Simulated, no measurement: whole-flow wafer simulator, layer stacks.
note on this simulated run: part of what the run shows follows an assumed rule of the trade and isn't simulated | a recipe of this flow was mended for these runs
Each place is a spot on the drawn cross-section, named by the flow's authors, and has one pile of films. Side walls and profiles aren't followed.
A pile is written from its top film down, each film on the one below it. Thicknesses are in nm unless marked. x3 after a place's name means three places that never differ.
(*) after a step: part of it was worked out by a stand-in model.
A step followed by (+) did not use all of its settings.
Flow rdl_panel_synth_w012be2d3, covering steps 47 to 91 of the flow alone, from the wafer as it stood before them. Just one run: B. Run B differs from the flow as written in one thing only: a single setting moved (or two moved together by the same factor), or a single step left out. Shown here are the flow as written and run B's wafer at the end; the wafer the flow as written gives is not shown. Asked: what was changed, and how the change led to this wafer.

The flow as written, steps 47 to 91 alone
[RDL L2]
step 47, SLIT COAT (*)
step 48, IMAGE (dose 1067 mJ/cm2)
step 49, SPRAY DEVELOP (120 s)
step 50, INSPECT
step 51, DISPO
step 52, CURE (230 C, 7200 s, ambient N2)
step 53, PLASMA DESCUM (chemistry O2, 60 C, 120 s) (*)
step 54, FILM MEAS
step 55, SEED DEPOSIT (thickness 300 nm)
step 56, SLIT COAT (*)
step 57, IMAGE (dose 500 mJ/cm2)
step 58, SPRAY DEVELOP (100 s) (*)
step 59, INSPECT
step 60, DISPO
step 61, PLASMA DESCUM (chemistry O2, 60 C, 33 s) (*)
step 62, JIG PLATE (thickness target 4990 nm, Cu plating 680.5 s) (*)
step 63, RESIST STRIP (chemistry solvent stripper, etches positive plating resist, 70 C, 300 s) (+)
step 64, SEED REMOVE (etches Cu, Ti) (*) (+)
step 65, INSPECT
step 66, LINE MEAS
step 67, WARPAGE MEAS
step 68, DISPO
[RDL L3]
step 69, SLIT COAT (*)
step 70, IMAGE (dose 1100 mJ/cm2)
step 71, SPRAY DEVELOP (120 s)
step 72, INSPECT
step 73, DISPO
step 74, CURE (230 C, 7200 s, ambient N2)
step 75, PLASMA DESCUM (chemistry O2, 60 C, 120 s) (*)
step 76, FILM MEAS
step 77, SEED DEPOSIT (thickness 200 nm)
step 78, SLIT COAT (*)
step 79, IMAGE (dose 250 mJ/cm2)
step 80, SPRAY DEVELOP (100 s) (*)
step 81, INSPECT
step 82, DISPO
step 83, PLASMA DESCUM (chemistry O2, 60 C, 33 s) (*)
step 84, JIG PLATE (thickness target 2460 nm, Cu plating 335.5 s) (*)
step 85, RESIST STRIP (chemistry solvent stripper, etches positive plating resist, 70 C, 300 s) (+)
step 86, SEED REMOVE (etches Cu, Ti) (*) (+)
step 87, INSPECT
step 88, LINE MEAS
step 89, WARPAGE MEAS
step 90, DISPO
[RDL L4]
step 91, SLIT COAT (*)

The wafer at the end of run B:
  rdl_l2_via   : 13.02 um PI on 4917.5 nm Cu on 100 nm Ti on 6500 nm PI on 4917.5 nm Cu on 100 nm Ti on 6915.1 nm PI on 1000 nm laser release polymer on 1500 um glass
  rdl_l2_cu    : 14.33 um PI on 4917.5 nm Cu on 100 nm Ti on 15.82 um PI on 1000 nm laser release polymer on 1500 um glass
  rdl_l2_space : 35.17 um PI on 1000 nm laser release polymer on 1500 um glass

The reason: step 49, SPRAY DEVELOP: 120 s, was omitted.

The path from the change to this, step by step:
  step 56, SLIT COAT (*)
      rdl_l2_cu, rdl_l2_space: ILINE-POS-THICK-GRADE-A gains 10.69 um (new film) (in the flow as written it would be: ILINE-POS-THICK-GRADE-A gains 9884.2 (new film))
      rdl_l2_via: ILINE-POS-THICK-GRADE-A gains 9183.2 (new film) (in the flow as written it would be: ILINE-POS-THICK-GRADE-A gains 12.83 um (new film))
      (as well as at 2 more places)
  step 58, SPRAY DEVELOP (100 s) (*)
      rdl_l2_cu: ILINE-POS-THICK-GRADE-A loses 10.69 um (all of it) (in the flow as written it would be: ILINE-POS-THICK-GRADE-A loses 9884.2 (all of it))
      rdl_l2_via: ILINE-POS-THICK-GRADE-A loses 9183.2 (all of it) (in the flow as written it would be: ILINE-POS-THICK-GRADE-A loses 12.83 um (all of it))
      (as well as at 1 more place)
  step 63, RESIST STRIP (chemistry solvent stripper, etches positive plating resist, 70 C, 300 s) (+)
      rdl_l2_space: ILINE-POS-THICK-GRADE-A loses 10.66 um (all of it) (in the flow as written it would be: ILINE-POS-THICK-GRADE-A loses 9854.5 (all of it))
      rdl_l1_rim: ILINE-POS-THICK-GRADE-A loses 9509.2 (all of it) (in the flow as written it would be: ILINE-POS-THICK-GRADE-A loses 8353.4 (all of it))
  step 69, SLIT COAT (*)
      rdl_l2_via: PI gains 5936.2 (new film) (in the flow as written it would be: PI gains 11.04 um (new film))
      rdl_l2_cu: PI gains 5944.3 (new film) (in the flow as written it would be: PI gains 5700.3 (new film))
      (as well as at 3 more places)
  step 78, SLIT COAT (*)
      rdl_l2_cu: ILINE-POS-THICK-GRADE-A gains 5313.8 (new film) (in the flow as written it would be: ILINE-POS-THICK-GRADE-A gains 5163.2 (new film))
      rdl_l2_space: ILINE-POS-THICK-GRADE-A gains 5678.3 (new film) (in the flow as written it would be: ILINE-POS-THICK-GRADE-A gains 5535.4 (new film))
      (as well as at 3 more places)
  step 85, RESIST STRIP (chemistry solvent stripper, etches positive plating resist, 70 C, 300 s) (+)
      rdl_l2_cu: ILINE-POS-THICK-GRADE-A loses 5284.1 (all of it) (in the flow as written it would be: ILINE-POS-THICK-GRADE-A loses 5133.5 (all of it))
      rdl_l2_space: ILINE-POS-THICK-GRADE-A loses 5648.6 (all of it) (in the flow as written it would be: ILINE-POS-THICK-GRADE-A loses 5505.7 (all of it))
      (as well as at 3 more places)
  step 91, SLIT COAT (*)
      rdl_l2_land: PI gains 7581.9 (in the flow as written it would be: PI gains 7332.7)
      rdl_l2_via: PI gains 7084.6 (in the flow as written it would be: PI gains 7647.3)
If metal films that touch count as one body, rdl_l2_via has 2 bodies (between them, from the top down: PI 6500); the flow as written gives 1 body.
